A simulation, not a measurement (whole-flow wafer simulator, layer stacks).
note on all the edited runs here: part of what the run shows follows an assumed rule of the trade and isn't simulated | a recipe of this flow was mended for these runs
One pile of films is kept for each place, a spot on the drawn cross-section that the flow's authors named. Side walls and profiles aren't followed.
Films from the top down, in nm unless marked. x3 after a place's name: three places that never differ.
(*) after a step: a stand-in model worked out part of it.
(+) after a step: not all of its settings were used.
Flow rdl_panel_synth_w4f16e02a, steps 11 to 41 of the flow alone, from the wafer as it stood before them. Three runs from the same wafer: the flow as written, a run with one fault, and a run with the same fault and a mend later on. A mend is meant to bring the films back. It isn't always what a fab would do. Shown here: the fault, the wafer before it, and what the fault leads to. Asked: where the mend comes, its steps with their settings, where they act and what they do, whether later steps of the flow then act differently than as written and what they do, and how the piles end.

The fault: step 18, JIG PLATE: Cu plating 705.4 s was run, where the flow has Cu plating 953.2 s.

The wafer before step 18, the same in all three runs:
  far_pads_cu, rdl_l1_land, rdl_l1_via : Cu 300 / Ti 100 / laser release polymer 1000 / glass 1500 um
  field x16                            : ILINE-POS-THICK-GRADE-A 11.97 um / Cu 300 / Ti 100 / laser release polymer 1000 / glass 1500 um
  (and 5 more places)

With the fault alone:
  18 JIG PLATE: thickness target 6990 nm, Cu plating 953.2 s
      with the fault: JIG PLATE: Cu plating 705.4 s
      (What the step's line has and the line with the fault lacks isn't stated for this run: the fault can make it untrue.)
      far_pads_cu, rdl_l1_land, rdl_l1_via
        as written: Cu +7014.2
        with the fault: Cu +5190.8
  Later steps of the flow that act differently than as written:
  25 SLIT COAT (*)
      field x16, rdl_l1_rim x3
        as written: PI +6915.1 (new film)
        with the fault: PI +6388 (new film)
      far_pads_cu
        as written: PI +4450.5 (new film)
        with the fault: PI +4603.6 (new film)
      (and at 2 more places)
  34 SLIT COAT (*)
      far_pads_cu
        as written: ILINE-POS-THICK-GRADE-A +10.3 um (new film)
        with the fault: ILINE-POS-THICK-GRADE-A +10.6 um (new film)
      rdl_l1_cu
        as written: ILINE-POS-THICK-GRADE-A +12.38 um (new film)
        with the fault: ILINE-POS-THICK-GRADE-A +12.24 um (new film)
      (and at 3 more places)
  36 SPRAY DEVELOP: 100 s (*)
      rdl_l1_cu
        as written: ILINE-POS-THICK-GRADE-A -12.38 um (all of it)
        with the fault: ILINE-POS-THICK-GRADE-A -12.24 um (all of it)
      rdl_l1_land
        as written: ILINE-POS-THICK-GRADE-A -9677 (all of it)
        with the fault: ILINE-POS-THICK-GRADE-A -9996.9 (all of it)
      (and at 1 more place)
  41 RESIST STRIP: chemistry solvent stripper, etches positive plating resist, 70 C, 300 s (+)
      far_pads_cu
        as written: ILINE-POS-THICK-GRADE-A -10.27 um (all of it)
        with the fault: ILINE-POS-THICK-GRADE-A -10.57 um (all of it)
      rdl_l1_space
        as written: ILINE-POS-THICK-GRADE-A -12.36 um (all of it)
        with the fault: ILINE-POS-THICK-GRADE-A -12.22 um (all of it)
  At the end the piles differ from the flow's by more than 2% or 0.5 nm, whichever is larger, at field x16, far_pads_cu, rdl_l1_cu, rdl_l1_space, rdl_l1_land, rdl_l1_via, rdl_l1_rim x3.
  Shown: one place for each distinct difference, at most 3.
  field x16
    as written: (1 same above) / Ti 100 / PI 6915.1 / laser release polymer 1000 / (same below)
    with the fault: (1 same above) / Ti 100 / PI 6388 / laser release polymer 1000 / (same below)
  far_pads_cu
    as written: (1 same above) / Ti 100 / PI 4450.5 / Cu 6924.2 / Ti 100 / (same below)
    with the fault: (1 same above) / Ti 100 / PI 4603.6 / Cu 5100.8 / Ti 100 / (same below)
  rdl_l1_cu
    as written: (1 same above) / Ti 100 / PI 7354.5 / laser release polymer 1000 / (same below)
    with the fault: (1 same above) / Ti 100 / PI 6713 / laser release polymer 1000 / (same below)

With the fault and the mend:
  The mend comes after step 18.
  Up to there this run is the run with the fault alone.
  18a JIG PLATE: Cu plating 247.8 s (the flow's step 18 once more, with other settings)
      far_pads_cu, rdl_l1_land, rdl_l1_via
        Cu +1823.5
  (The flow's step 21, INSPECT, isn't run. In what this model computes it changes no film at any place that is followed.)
  No later step of the flow acts differently than as written at any place that is followed.
  At the end the piles are the same as the flow's at every place that both follow.
